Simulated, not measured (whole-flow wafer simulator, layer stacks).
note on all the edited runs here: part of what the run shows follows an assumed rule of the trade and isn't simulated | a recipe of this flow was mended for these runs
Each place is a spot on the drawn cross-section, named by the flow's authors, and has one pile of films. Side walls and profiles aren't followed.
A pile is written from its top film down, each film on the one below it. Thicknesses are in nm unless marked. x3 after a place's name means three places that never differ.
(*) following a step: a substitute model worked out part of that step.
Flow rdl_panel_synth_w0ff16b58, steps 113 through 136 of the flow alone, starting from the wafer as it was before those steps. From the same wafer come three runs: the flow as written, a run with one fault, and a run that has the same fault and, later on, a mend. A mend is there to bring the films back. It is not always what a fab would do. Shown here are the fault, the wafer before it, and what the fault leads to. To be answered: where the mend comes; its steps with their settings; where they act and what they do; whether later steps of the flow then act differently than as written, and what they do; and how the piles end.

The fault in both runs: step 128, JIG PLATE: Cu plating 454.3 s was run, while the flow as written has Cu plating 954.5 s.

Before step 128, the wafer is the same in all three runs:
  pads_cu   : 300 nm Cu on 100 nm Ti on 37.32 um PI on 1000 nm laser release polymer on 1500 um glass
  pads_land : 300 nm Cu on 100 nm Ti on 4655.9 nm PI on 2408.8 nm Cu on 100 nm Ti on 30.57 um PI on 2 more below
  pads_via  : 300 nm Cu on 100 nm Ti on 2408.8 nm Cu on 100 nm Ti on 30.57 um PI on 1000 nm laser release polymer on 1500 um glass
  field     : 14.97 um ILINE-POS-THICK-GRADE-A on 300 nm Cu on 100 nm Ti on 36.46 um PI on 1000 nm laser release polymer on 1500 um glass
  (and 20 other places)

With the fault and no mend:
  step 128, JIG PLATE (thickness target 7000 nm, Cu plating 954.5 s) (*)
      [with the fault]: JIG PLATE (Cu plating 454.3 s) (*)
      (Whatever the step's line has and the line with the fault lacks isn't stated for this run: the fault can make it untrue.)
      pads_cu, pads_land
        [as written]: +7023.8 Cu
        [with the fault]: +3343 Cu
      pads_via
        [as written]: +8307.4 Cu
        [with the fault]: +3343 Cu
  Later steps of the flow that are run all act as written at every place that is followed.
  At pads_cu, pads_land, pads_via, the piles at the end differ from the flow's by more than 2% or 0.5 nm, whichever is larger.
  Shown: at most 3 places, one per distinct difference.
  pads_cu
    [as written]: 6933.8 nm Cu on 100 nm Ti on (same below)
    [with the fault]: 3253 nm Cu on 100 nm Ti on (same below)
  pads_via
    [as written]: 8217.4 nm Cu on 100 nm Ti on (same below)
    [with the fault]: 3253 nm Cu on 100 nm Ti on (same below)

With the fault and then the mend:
  After step 128 comes the mend.
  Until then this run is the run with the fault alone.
  step 128a, JIG PLATE (Cu plating 500.2 s) (*) (the flow's step 128, run once more with other settings)
      pads_cu, pads_land
        +3680.8 Cu
      pads_via
        +4964.4 Cu
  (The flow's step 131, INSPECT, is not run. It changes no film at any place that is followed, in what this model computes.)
  Later steps of the flow that are run all act as written at every place that is followed.
  The piles end the same as the flow's at every place that both follow.
